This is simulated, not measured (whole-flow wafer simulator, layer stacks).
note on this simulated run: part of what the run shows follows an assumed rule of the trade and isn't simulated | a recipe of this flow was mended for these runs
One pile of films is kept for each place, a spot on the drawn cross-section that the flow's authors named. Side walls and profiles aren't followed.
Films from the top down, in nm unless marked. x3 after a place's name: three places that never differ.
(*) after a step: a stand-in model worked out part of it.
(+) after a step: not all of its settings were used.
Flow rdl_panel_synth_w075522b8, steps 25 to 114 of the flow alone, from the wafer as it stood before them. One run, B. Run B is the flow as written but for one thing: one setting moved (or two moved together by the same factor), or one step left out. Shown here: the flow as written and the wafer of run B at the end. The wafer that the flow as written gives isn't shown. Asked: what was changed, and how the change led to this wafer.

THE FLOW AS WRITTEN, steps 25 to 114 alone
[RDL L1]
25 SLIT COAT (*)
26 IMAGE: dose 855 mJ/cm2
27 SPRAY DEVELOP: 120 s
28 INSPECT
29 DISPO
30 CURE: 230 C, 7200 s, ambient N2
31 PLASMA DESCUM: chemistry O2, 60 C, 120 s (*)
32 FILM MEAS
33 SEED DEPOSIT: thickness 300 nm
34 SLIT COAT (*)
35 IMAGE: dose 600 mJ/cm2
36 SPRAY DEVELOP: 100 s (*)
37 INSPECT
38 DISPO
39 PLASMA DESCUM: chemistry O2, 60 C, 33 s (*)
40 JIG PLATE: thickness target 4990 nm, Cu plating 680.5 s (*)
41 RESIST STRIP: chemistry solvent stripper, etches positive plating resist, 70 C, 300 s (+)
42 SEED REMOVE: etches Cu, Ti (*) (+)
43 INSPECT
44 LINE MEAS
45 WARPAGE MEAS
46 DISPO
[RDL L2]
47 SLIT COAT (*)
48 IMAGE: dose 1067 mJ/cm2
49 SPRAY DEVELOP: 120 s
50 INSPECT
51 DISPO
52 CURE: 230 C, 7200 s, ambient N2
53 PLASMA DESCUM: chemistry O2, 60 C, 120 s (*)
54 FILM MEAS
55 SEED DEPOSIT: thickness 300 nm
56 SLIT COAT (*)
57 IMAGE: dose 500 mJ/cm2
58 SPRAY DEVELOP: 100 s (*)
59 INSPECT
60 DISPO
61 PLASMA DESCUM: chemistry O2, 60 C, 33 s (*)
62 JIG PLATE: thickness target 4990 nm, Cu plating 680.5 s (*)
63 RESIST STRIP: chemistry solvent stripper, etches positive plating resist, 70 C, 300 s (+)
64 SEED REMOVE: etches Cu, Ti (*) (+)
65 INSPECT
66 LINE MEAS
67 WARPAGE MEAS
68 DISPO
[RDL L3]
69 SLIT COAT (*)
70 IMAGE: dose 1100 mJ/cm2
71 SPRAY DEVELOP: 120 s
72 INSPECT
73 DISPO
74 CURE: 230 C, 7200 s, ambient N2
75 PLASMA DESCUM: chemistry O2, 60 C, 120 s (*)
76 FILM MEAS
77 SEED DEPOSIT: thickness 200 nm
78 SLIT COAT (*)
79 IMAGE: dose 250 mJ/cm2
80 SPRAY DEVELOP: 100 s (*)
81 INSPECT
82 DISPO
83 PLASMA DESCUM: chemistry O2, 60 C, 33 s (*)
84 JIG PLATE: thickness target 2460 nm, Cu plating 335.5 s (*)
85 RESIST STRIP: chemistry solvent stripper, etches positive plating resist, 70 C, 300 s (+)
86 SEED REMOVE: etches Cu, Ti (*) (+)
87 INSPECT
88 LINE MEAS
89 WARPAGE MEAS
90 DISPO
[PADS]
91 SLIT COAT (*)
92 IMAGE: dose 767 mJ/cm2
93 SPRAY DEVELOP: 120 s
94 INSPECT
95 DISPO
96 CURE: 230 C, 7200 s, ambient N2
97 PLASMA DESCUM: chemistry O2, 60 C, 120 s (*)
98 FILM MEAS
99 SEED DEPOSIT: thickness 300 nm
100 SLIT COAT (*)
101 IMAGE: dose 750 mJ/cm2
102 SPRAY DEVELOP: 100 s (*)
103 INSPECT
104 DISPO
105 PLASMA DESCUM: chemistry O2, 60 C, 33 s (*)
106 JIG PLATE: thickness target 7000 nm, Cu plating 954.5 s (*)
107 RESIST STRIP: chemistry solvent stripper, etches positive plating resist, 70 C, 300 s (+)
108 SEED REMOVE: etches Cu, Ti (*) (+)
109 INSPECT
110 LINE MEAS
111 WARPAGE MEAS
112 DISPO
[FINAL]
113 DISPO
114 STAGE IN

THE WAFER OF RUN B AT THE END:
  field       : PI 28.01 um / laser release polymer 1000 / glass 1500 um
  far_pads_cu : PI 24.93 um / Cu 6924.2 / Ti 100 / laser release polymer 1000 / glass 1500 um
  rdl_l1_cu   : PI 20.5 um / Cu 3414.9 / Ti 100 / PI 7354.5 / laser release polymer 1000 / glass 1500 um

The cause: step 40, JIG PLATE: Cu plating 476.3 s was run, where the flow has Cu plating 680.5 s.

How the change led to this, step by step:
  40 JIG PLATE: thickness target 4990 nm, Cu plating 680.5 s (*)
      rdl_l1_cu, rdl_l1_land, rdl_l1_via, rdl_l1_rim, rdl_l2_land, rdl_l2_via: Cu +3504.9 (as written it would be: Cu +5007.5)
  47 SLIT COAT (*)
      field, rdl_l3_cu, rdl_l3_space and 7 more: PI +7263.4 (as written it would be: PI +7600.9)
      rdl_l2_cu, rdl_l2_space: PI +8163.7 (as written it would be: PI +8899.9)
      (and at 5 more places)
  56 SLIT COAT (*)
      rdl_l1_cu: ILINE-POS-THICK-GRADE-A +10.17 um (new film) (as written it would be: ILINE-POS-THICK-GRADE-A +10.04 um (new film))
      rdl_l1_space: ILINE-POS-THICK-GRADE-A +10.88 um (new film) (as written it would be: ILINE-POS-THICK-GRADE-A +11.02 um (new film))
      (and at 4 more places)
  58 SPRAY DEVELOP: 100 s (*)
      rdl_l2_land: ILINE-POS-THICK-GRADE-A -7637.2 (all of it) (as written it would be: ILINE-POS-THICK-GRADE-A -7416.3 (all of it))
      rdl_l2_via: ILINE-POS-THICK-GRADE-A -13.08 um (all of it) (as written it would be: ILINE-POS-THICK-GRADE-A -12.83 um (all of it))
  63 RESIST STRIP: chemistry solvent stripper, etches positive plating resist, 70 C, 300 s (+)
      rdl_l1_cu: ILINE-POS-THICK-GRADE-A -10.14 um (all of it) (as written it would be: ILINE-POS-THICK-GRADE-A -10.01 um (all of it))
      rdl_l1_space: ILINE-POS-THICK-GRADE-A -10.85 um (all of it) (as written it would be: ILINE-POS-THICK-GRADE-A -10.99 um (all of it))
      (and at 2 more places)
  69 SLIT COAT (*)
      far_pads_cu: PI +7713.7 (as written it would be: PI +7887)
      rdl_l1_land: PI +6736.1 (as written it would be: PI +6541.5)
      (and at 5 more places)
  78 SLIT COAT (*)
      rdl_l1_cu: ILINE-POS-THICK-GRADE-A +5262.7 (new film) (as written it would be: ILINE-POS-THICK-GRADE-A +5065.8 (new film))
      rdl_l1_space: ILINE-POS-THICK-GRADE-A +5380.4 (new film) (as written it would be: ILINE-POS-THICK-GRADE-A +5190.8 (new film))
      (and at 4 more places)
  85 RESIST STRIP: chemistry solvent stripper, etches positive plating resist, 70 C, 300 s (+)
      rdl_l1_cu: ILINE-POS-THICK-GRADE-A -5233 (all of it) (as written it would be: ILINE-POS-THICK-GRADE-A -5036.1 (all of it))
      rdl_l1_space: ILINE-POS-THICK-GRADE-A -5350.7 (all of it) (as written it would be: ILINE-POS-THICK-GRADE-A -5161.1 (all of it))
      (and at 4 more places)
  91 SLIT COAT (*)
      rdl_l1_via: PI +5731 (as written it would be: PI +5608.1)
  100 SLIT COAT (*)
      far_pads_cu: ILINE-POS-THICK-GRADE-A +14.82 um (new film) (as written it would be: ILINE-POS-THICK-GRADE-A +14.95 um (new film))
      rdl_l1_cu: ILINE-POS-THICK-GRADE-A +15.09 um (new film) (as written it would be: ILINE-POS-THICK-GRADE-A +15.24 um (new film))
      (and at 8 more places)
  107 RESIST STRIP: chemistry solvent stripper, etches positive plating resist, 70 C, 300 s (+)
      far_pads_cu: ILINE-POS-THICK-GRADE-A -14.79 um (all of it) (as written it would be: ILINE-POS-THICK-GRADE-A -14.92 um (all of it))
      rdl_l1_cu: ILINE-POS-THICK-GRADE-A -15.06 um (all of it) (as written it would be: ILINE-POS-THICK-GRADE-A -15.21 um (all of it))
      (and at 8 more places)
